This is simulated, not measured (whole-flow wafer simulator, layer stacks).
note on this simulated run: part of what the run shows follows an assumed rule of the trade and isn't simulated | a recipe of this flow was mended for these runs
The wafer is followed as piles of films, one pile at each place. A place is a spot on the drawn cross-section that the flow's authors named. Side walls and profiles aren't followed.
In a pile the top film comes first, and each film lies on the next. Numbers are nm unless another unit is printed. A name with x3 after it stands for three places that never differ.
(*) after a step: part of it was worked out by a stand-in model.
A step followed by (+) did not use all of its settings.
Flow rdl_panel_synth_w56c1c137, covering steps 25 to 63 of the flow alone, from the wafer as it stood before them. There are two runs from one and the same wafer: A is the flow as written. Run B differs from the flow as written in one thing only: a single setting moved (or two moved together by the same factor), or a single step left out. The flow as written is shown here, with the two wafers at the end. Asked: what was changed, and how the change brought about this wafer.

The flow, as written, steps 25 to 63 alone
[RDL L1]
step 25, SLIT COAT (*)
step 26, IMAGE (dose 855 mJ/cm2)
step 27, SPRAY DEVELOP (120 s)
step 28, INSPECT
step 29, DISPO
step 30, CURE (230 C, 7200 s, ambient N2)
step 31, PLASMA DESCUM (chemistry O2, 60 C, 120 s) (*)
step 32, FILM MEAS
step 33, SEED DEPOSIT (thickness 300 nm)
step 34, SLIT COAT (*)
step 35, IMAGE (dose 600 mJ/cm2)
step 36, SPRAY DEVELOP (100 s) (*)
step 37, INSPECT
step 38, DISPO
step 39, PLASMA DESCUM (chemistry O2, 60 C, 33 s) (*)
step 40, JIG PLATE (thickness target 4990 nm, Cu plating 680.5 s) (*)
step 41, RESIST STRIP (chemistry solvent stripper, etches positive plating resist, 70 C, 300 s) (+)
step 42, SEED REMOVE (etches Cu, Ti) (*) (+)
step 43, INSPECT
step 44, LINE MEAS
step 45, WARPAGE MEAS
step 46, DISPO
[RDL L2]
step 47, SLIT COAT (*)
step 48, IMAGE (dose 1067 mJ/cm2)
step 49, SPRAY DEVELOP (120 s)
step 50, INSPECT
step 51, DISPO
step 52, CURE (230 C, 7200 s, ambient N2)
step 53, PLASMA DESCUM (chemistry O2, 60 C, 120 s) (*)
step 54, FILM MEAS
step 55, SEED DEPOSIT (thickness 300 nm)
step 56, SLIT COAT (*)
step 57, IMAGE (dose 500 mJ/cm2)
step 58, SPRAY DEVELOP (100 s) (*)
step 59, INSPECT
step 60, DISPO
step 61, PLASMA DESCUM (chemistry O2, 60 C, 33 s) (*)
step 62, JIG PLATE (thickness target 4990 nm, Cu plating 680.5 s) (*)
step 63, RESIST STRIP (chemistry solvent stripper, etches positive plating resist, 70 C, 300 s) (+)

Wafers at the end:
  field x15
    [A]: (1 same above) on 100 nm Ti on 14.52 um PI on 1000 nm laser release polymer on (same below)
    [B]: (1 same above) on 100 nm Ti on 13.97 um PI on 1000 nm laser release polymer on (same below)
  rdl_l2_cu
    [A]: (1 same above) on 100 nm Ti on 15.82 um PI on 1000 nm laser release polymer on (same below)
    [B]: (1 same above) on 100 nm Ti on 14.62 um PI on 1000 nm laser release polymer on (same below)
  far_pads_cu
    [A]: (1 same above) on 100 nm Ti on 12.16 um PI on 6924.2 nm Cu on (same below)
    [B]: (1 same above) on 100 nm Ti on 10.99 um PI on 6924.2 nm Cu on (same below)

The reason: step 40, JIG PLATE: Cu plating 347.1 s was run, whereas the flow has Cu plating 680.5 s.

How this came from the change, step by step:
  step 40, JIG PLATE (thickness target 4990 nm, Cu plating 680.5 s) (*)
      rdl_l1_cu, rdl_l1_land, rdl_l1_via, rdl_l1_rim, rdl_l2_land, rdl_l2_via: A +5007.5 Cu | B +2554.2 Cu
  step 47, SLIT COAT (*)
      field x15, rdl_l2_rim x3: A +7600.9 PI | B +7053.4 PI
      rdl_l2_cu, rdl_l2_space: A +8899.9 PI | B +7705.7 PI
      (as well as at 5 more places)
  step 56, SLIT COAT (*)
      rdl_l1_via: A +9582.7 ILINE-POS-THICK-GRADE-A (new film) | B +10.05 um ILINE-POS-THICK-GRADE-A (new film)
      rdl_l2_cu, rdl_l2_space: A +9884.2 ILINE-POS-THICK-GRADE-A (new film) | B +9561.8 ILINE-POS-THICK-GRADE-A (new film)
      (as well as at 7 more places)
  step 58, SPRAY DEVELOP (100 s) (*)
      rdl_l2_cu: A -9884.2 ILINE-POS-THICK-GRADE-A (all of it) | B -9561.8 ILINE-POS-THICK-GRADE-A (all of it)
      rdl_l2_land: A -7416.3 ILINE-POS-THICK-GRADE-A (all of it) | B -7783.1 ILINE-POS-THICK-GRADE-A (all of it)
      (as well as at 1 more place)
  step 63, RESIST STRIP (chemistry solvent stripper, etches positive plating resist, 70 C, 300 s) (+)
      rdl_l1_via: A -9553 ILINE-POS-THICK-GRADE-A (all of it) | B -10.02 um ILINE-POS-THICK-GRADE-A (all of it)
      far_pads_cu: A -9903.4 ILINE-POS-THICK-GRADE-A (all of it) | B -9582.6 ILINE-POS-THICK-GRADE-A (all of it)
      (as well as at 5 more places)
